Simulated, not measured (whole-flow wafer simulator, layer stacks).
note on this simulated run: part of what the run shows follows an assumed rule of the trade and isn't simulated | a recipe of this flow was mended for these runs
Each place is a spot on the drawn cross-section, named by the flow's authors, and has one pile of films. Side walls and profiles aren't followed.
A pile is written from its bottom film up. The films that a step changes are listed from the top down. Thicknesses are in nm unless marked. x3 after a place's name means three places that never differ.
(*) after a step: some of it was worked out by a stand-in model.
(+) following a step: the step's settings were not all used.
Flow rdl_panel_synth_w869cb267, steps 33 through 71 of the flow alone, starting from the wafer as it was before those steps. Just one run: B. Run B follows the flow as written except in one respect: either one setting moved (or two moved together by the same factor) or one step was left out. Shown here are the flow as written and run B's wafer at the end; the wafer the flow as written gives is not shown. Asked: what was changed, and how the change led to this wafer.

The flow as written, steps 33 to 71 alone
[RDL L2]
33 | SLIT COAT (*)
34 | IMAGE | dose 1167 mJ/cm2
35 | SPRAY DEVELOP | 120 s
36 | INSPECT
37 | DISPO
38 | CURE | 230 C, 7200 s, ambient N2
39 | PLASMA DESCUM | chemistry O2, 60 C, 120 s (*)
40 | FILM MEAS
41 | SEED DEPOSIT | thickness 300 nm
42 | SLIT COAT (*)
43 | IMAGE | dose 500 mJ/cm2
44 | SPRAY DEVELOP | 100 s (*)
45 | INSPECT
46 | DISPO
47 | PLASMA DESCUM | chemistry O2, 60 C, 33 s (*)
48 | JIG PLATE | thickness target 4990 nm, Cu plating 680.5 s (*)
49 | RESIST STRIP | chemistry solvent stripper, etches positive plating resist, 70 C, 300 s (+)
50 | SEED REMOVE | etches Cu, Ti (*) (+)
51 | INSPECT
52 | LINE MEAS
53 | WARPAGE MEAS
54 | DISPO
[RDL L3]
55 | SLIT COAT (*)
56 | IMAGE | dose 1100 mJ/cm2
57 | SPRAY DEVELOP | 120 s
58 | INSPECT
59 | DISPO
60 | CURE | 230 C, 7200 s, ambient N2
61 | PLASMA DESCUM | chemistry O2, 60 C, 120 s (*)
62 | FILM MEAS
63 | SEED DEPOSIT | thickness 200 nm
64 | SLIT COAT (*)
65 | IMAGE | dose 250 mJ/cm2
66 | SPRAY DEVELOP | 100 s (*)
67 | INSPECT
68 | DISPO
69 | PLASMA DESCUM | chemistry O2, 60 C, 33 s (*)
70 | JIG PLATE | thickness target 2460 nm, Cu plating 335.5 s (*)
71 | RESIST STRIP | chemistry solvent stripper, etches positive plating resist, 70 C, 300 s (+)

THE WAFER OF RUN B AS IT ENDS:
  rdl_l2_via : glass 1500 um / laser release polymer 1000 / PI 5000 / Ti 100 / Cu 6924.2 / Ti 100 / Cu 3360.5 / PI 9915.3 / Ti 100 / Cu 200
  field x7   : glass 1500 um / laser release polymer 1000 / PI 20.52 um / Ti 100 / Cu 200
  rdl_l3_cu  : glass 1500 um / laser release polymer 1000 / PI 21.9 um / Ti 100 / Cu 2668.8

What caused this: step 48, JIG PLATE: Cu plating 468.9 s was run, while the flow as written has Cu plating 680.5 s.

How this came from the change, step by step:
  48 | JIG PLATE | thickness target 4990 nm, Cu plating 680.5 s (*)
      rdl_l2_cu, rdl_l2_land, rdl_l2_via, rdl_l2_rim, rdl_l3_land, rdl_l3_via: Cu gains 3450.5 (in the flow as written it would be: Cu gains 5007.5)
  55 | SLIT COAT (*)
      rdl_l2_space: PI gains 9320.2 (in the flow as written it would be: PI gains 10.58 um)
      rdl_l2_via: PI gains 9915.3 (new film) (in the flow as written it would be: PI gains 10.74 um (new film))
      (as well as at 18 more places)
  64 | SLIT COAT (*)
      rdl_l3_cu, rdl_l3_space: ILINE-POS-THICK-GRADE-A gains 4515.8 (new film) (in the flow as written it would be: ILINE-POS-THICK-GRADE-A gains 4624.3 (new film))
      rdl_l2_cu: ILINE-POS-THICK-GRADE-A gains 5179.1 (new film) (in the flow as written it would be: ILINE-POS-THICK-GRADE-A gains 5291.3 (new film))
      (as well as at 5 more places)
  66 | SPRAY DEVELOP | 100 s (*)
      rdl_l3_cu: ILINE-POS-THICK-GRADE-A loses 4515.8 (all of it) (in the flow as written it would be: ILINE-POS-THICK-GRADE-A loses 4624.3 (all of it))
      rdl_l3_land: ILINE-POS-THICK-GRADE-A loses 2981 (all of it) (in the flow as written it would be: ILINE-POS-THICK-GRADE-A loses 2880.1 (all of it))
  71 | RESIST STRIP | chemistry solvent stripper, etches positive plating resist, 70 C, 300 s (+)
      rdl_l2_cu: ILINE-POS-THICK-GRADE-A loses 5149.4 (all of it) (in the flow as written it would be: ILINE-POS-THICK-GRADE-A loses 5261.6 (all of it))
      rdl_l2_space: ILINE-POS-THICK-GRADE-A loses 5391.3 (all of it) (in the flow as written it would be: ILINE-POS-THICK-GRADE-A loses 5594.9 (all of it))
      (as well as at 4 more places)
